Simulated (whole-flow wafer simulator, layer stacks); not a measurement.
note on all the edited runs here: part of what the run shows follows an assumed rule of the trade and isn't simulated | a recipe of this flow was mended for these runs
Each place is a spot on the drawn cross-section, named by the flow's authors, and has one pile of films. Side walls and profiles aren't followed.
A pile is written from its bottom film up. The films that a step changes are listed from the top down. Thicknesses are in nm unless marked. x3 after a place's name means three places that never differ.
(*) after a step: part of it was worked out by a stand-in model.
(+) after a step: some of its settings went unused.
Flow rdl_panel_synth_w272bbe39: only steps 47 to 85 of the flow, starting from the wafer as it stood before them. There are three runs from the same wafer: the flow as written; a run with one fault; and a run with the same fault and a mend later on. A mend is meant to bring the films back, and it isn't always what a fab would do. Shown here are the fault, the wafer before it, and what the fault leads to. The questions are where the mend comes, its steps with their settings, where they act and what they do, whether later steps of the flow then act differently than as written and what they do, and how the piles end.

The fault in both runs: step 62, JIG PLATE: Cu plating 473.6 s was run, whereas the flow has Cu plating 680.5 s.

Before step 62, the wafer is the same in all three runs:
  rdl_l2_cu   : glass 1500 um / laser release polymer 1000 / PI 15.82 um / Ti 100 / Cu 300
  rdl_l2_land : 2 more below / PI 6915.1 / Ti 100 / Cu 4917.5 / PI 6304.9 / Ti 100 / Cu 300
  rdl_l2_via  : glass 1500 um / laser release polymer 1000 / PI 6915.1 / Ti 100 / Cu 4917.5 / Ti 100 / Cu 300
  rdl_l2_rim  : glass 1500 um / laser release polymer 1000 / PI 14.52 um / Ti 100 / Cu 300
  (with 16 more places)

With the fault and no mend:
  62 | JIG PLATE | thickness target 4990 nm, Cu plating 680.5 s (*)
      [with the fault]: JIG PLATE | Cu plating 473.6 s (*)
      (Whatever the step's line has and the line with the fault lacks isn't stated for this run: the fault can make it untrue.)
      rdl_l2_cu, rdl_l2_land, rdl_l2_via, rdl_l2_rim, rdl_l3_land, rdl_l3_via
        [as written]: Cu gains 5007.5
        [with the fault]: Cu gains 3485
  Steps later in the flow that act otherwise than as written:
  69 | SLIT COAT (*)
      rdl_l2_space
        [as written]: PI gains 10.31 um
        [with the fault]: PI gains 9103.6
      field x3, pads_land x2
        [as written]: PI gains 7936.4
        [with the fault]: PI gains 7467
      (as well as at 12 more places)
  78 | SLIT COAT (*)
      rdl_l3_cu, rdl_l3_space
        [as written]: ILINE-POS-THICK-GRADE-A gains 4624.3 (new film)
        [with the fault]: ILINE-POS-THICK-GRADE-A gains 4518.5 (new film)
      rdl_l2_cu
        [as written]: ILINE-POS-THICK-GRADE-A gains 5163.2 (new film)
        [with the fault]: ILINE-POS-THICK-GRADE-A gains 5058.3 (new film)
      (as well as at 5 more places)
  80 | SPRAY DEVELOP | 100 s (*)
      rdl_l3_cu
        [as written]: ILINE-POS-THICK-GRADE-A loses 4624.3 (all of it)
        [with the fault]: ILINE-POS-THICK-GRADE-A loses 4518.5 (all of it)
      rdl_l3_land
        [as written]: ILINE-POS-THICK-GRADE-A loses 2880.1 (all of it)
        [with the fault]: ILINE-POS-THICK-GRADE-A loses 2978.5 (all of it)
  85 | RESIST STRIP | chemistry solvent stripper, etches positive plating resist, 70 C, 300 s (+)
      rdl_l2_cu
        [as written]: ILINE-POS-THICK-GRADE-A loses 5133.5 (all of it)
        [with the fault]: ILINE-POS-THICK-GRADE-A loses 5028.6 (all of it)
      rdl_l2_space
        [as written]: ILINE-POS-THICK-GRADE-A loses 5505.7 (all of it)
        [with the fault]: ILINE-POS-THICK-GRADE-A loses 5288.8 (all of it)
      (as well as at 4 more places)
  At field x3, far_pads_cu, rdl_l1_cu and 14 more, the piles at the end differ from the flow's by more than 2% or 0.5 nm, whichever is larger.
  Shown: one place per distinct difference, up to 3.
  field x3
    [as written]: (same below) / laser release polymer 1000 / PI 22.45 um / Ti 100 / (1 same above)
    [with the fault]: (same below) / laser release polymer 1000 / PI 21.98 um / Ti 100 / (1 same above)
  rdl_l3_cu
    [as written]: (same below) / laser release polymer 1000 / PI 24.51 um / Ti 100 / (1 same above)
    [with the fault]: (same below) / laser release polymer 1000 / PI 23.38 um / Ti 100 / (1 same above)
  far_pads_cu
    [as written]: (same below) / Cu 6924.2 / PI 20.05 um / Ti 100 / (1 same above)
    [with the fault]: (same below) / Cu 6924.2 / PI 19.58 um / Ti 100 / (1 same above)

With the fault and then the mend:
  The mend stands after step 62.
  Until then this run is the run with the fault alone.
  62a | JIG PLATE | Cu plating 206.9 s (*) (a further turn of the flow's step 62, with different settings)
      rdl_l2_cu, rdl_l2_land, rdl_l2_via, rdl_l2_rim, rdl_l3_land, rdl_l3_via
        Cu gains 1522.5
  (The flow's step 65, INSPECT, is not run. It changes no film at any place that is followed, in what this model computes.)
  Every later step of the flow that is run acts as written at every place that is followed.
  The piles end the same as the flow's at every place that both follow.
